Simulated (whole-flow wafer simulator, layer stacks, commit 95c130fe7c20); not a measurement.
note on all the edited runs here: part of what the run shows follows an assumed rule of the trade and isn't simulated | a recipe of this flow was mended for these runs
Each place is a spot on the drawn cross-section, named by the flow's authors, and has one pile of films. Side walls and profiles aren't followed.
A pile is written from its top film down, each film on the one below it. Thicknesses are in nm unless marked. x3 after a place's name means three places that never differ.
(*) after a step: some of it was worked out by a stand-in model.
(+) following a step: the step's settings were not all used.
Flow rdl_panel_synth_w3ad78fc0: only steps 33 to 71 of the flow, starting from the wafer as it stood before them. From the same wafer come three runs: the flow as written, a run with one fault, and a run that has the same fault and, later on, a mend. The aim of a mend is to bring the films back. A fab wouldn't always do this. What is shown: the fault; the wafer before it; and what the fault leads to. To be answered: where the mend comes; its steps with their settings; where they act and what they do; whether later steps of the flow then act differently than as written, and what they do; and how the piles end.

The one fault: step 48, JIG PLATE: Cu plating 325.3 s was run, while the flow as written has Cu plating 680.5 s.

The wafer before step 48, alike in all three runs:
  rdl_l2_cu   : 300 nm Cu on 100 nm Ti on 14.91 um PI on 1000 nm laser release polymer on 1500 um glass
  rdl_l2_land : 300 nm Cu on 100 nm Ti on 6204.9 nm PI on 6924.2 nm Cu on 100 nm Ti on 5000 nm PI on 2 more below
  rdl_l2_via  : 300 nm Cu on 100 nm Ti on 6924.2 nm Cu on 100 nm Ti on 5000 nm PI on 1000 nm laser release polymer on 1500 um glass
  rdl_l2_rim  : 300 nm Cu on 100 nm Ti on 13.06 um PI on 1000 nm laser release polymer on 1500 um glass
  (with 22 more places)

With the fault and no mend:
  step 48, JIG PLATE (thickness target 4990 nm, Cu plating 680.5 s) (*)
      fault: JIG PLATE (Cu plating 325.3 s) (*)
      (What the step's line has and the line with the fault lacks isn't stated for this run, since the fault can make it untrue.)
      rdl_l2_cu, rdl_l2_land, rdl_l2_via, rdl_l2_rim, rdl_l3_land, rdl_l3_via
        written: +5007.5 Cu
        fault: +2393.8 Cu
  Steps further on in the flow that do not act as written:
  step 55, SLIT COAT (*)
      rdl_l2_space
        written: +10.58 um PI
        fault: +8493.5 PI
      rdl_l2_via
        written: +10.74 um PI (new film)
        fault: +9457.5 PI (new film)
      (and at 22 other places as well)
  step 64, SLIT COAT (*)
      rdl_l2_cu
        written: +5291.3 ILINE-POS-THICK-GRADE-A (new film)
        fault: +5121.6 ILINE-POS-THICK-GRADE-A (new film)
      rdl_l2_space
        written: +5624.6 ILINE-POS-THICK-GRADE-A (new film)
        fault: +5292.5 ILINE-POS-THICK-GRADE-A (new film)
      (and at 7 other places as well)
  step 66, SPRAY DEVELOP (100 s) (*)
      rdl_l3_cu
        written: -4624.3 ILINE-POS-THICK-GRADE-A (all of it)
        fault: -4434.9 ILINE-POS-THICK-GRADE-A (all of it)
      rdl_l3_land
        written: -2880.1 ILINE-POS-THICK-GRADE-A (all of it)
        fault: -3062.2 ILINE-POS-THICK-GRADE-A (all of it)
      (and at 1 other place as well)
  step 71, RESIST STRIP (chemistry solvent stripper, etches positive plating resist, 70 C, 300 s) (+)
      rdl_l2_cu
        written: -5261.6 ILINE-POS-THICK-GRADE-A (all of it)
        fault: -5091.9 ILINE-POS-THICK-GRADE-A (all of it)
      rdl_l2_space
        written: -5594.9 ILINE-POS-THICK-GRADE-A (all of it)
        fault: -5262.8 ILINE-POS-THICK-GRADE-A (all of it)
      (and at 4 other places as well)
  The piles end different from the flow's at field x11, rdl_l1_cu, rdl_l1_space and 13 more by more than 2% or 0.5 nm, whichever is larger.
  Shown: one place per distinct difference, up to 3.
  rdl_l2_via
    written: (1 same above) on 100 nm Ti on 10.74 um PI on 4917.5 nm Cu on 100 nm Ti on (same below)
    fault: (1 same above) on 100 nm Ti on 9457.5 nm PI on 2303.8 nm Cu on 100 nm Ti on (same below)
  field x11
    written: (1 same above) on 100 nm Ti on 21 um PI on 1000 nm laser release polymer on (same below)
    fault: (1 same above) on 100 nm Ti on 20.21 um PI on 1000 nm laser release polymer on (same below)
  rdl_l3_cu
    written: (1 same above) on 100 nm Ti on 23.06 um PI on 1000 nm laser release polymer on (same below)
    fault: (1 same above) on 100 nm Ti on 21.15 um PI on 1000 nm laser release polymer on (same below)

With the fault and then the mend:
  After step 48 comes the mend.
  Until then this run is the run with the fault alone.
  step 48a, JIG PLATE (Cu plating 355.2 s) (*) (the flow's step 48 again, with other settings)
      rdl_l2_cu, rdl_l2_land, rdl_l2_via, rdl_l2_rim, rdl_l3_land, rdl_l3_via
        +2613.8 Cu
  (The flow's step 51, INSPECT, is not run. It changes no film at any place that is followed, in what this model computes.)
  Every later step of the flow that is run acts as written at every place that is followed.
  The piles end the same as the flow's at every place that both follow.
